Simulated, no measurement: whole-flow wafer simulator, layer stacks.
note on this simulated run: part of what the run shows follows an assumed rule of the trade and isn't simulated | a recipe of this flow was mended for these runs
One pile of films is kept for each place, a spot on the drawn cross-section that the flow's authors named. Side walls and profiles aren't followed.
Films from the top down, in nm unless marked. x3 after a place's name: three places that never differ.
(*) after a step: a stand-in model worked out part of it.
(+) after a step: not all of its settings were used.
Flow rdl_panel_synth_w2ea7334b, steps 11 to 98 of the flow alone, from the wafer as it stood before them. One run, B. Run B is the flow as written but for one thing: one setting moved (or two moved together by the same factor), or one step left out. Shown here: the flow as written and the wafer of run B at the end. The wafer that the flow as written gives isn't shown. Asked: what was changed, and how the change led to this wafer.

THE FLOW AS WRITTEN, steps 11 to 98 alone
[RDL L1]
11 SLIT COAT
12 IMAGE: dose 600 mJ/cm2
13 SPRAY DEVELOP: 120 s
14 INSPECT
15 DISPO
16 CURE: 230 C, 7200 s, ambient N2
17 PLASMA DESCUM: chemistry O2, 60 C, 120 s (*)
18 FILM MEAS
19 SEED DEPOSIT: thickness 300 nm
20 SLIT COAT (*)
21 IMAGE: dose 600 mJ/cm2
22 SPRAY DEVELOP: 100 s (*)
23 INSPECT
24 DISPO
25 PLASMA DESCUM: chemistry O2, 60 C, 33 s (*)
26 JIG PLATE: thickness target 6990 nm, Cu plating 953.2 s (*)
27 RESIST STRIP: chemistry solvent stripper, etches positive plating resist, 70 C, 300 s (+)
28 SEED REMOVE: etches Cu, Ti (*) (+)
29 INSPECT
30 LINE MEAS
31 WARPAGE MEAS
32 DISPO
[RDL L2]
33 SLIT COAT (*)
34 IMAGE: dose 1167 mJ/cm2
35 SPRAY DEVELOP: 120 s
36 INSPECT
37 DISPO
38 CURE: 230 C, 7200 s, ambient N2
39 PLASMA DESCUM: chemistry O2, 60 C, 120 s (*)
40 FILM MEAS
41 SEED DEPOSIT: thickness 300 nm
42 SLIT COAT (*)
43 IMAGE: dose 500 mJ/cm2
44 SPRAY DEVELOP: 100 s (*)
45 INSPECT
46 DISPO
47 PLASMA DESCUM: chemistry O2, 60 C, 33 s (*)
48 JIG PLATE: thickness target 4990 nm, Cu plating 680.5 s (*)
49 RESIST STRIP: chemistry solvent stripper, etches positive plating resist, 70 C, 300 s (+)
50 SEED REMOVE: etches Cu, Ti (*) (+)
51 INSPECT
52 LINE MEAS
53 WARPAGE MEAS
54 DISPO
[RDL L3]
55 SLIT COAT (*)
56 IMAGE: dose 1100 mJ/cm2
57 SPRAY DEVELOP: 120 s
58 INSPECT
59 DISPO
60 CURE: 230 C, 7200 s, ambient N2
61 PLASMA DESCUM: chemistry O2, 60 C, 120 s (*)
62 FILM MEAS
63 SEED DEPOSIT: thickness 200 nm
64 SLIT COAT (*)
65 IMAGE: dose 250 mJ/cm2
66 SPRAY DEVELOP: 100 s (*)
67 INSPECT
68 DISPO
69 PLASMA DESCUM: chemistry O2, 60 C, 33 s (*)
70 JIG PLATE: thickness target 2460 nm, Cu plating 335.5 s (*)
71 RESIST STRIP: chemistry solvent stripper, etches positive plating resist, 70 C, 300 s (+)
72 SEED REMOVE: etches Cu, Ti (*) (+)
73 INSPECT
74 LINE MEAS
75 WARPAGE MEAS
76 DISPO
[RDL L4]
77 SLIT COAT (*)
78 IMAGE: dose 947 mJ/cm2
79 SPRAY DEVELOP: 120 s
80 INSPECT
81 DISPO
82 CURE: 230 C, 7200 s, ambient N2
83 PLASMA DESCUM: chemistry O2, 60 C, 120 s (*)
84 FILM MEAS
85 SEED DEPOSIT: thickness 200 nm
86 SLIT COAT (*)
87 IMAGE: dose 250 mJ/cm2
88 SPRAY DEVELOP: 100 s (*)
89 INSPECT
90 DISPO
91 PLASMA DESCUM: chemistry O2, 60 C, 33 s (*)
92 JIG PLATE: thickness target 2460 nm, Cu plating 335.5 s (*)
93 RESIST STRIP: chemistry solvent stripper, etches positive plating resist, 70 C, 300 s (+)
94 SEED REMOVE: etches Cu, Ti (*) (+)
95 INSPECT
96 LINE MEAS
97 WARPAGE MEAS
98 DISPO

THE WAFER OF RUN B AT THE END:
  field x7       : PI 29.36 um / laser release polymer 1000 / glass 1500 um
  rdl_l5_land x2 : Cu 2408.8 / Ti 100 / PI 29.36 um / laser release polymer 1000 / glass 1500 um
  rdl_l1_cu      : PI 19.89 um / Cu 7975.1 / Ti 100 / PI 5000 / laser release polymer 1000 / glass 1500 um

The cause: step 26, JIG PLATE: Cu plating 1096 s was run, where the flow has Cu plating 953.2 s.

How the change led to this, step by step:
  26 JIG PLATE: thickness target 6990 nm, Cu plating 953.2 s (*)
      rdl_l1_cu, rdl_l1_via, rdl_l1_rim, rdl_l2_land, rdl_l2_via: Cu +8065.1 (as written it would be: Cu +7014.2)
  33 SLIT COAT (*)
      rdl_l2_cu, rdl_l2_space: PI +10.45 um (as written it would be: PI +9908.1)
      field x7, rdl_l3_cu, rdl_l3_space and 9 more: PI +8309.4 (as written it would be: PI +8062.5)
      (and at 3 more places)
  42 SLIT COAT (*)
      rdl_l1_via: ILINE-POS-THICK-GRADE-A +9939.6 (new film) (as written it would be: ILINE-POS-THICK-GRADE-A +10.08 um (new film))
      rdl_l2_cu, rdl_l2_space: ILINE-POS-THICK-GRADE-A +10.25 um (new film) (as written it would be: ILINE-POS-THICK-GRADE-A +10.13 um (new film))
      (and at 2 more places)
  44 SPRAY DEVELOP: 100 s (*)
      rdl_l2_cu: ILINE-POS-THICK-GRADE-A -10.25 um (all of it) (as written it would be: ILINE-POS-THICK-GRADE-A -10.13 um (all of it))
      rdl_l2_via: ILINE-POS-THICK-GRADE-A -12.34 um (all of it) (as written it would be: ILINE-POS-THICK-GRADE-A -12.5 um (all of it))
  49 RESIST STRIP: chemistry solvent stripper, etches positive plating resist, 70 C, 300 s (+)
      rdl_l1_via: ILINE-POS-THICK-GRADE-A -9909.9 (all of it) (as written it would be: ILINE-POS-THICK-GRADE-A -10.05 um (all of it))
      rdl_l1_space: ILINE-POS-THICK-GRADE-A -10.62 um (all of it) (as written it would be: ILINE-POS-THICK-GRADE-A -10.49 um (all of it))
      (and at 1 more place)
  55 SLIT COAT (*)
      rdl_l2_space: PI +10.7 um (as written it would be: PI +10.58 um)
      rdl_l2_land: PI +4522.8 (new film) (as written it would be: PI +4645.3 (new film))
      (and at 1 more place)
